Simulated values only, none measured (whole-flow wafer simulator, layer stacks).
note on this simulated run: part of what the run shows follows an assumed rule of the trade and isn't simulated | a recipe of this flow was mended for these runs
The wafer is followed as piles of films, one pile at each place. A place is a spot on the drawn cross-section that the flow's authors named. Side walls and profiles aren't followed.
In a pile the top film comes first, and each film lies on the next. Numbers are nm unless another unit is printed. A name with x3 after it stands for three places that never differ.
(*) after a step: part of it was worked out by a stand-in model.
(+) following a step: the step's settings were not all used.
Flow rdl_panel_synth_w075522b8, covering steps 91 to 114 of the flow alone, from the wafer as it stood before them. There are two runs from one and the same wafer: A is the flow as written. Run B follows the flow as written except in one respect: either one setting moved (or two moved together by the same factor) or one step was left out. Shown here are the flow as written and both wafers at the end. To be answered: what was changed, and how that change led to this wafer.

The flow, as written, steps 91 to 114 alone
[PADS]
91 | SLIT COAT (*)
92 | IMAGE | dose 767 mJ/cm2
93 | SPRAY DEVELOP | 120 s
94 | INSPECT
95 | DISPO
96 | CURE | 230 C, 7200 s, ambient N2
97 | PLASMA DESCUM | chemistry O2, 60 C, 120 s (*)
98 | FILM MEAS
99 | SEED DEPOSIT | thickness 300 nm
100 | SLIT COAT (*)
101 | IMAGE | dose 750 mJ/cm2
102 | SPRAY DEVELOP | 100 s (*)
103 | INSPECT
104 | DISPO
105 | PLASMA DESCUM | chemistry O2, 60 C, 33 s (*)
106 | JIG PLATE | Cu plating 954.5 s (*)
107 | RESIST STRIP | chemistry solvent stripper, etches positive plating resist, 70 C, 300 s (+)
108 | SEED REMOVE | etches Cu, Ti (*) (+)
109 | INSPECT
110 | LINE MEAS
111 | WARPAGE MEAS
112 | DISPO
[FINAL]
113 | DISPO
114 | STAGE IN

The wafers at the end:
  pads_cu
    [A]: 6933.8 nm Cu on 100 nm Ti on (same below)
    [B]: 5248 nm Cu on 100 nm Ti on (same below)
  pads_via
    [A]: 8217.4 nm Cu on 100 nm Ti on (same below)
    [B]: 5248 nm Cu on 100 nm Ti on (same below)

Cause: step 106, JIG PLATE: Cu plating 725.4 s was run, while the flow as written has Cu plating 954.5 s.

The path from the change to this, step by step:
  106 | JIG PLATE | Cu plating 954.5 s (*)
      pads_cu, pads_land: A +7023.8 Cu | B +5338 Cu
      pads_via: A +8307.4 Cu | B +5338 Cu
